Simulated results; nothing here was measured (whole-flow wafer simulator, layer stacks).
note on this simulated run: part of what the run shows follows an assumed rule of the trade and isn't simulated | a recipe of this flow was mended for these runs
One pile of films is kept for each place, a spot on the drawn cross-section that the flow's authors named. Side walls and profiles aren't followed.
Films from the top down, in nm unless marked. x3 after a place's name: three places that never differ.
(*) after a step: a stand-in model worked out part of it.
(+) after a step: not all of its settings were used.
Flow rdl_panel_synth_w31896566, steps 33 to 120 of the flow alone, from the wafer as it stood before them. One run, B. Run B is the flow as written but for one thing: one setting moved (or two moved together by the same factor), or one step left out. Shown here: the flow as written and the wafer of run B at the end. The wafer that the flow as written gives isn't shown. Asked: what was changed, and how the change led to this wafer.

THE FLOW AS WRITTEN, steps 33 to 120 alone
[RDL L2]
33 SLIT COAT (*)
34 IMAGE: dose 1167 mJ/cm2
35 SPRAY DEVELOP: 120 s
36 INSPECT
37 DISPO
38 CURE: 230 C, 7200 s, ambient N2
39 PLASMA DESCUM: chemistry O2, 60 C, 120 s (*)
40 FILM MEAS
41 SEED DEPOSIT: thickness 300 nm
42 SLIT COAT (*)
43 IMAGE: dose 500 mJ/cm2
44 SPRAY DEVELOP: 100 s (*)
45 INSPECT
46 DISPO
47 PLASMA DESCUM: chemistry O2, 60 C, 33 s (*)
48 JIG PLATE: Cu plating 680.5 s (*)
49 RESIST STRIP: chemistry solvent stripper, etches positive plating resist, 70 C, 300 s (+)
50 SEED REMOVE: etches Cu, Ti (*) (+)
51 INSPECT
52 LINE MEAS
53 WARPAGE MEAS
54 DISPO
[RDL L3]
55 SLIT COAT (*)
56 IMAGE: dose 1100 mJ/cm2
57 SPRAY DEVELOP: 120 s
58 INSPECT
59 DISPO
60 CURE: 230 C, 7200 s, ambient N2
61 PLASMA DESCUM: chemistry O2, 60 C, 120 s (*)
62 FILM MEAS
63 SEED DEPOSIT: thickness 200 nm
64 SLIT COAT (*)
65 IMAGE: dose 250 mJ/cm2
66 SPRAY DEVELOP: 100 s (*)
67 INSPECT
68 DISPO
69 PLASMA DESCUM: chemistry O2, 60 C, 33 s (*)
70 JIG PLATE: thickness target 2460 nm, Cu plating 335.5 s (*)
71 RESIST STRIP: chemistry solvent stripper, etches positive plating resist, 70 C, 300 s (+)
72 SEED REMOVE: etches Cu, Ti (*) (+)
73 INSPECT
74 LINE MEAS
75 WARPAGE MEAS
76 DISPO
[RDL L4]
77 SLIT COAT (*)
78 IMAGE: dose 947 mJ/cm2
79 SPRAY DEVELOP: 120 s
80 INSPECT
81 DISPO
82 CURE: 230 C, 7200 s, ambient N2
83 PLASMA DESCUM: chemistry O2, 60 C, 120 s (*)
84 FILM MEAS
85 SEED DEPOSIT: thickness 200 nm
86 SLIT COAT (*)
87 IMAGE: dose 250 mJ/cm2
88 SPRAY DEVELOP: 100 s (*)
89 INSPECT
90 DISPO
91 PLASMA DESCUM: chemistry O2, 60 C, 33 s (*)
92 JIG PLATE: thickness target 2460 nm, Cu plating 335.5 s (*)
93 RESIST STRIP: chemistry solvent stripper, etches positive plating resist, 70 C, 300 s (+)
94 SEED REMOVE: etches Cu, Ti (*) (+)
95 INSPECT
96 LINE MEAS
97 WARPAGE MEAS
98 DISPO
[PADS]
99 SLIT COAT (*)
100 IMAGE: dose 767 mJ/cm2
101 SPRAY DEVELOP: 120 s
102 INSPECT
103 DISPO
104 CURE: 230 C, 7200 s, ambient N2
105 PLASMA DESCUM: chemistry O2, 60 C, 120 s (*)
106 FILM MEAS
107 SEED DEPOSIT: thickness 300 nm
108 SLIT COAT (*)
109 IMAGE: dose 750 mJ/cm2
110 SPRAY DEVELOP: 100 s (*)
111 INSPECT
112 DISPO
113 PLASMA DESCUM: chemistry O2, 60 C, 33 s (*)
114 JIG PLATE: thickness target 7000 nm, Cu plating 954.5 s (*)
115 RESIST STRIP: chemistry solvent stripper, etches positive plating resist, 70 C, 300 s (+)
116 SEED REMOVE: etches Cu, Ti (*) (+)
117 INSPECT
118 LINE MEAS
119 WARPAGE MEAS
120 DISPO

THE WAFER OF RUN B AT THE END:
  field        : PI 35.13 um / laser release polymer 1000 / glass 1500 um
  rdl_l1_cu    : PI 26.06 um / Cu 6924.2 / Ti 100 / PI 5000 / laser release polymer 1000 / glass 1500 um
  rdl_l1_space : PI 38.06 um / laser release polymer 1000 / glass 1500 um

The cause: step 48, JIG PLATE: Cu plating 734.9 s was run, where the flow has Cu plating 680.5 s.

How the change led to this, step by step:
  48 JIG PLATE: Cu plating 680.5 s (*)
      rdl_l2_cu, rdl_l2_land, rdl_l2_via, rdl_l2_rim, rdl_l3_land, rdl_l3_via: Cu +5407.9 (as written it would be: Cu +5007.5)
  55 SLIT COAT (*)
      rdl_l3_cu, rdl_l3_space: PI +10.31 um (as written it would be: PI +9998.1)
      rdl_l2_space: PI +10.91 um (as written it would be: PI +10.58 um)
      (and at 3 more places)
  64 SLIT COAT (*)
      rdl_l2_via: ILINE-POS-THICK-GRADE-A +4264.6 (new film) (as written it would be: ILINE-POS-THICK-GRADE-A +4385.9 (new film))
  71 RESIST STRIP: chemistry solvent stripper, etches positive plating resist, 70 C, 300 s (+)
      rdl_l2_via: ILINE-POS-THICK-GRADE-A -4234.9 (all of it) (as written it would be: ILINE-POS-THICK-GRADE-A -4356.2 (all of it))
  77 SLIT COAT (*)
      rdl_l3_via: PI +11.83 um (new film) (as written it would be: PI +11.89 um (new film))
  108 SLIT COAT (*)
      rdl_l2_cu, rdl_l2_space: ILINE-POS-THICK-GRADE-A +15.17 um (new film) (as written it would be: ILINE-POS-THICK-GRADE-A +15.16 um (new film))
      rdl_l2_land: ILINE-POS-THICK-GRADE-A +14.83 um (new film) (as written it would be: ILINE-POS-THICK-GRADE-A +14.84 um (new film))
      (and at 2 more places)
  115 RESIST STRIP: chemistry solvent stripper, etches positive plating resist, 70 C, 300 s (+)
      rdl_l2_cu, rdl_l2_space: ILINE-POS-THICK-GRADE-A -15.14 um (all of it) (as written it would be: ILINE-POS-THICK-GRADE-A -15.13 um (all of it))
      rdl_l2_land: ILINE-POS-THICK-GRADE-A -14.8 um (all of it) (as written it would be: ILINE-POS-THICK-GRADE-A -14.81 um (all of it))
      (and at 3 more places)
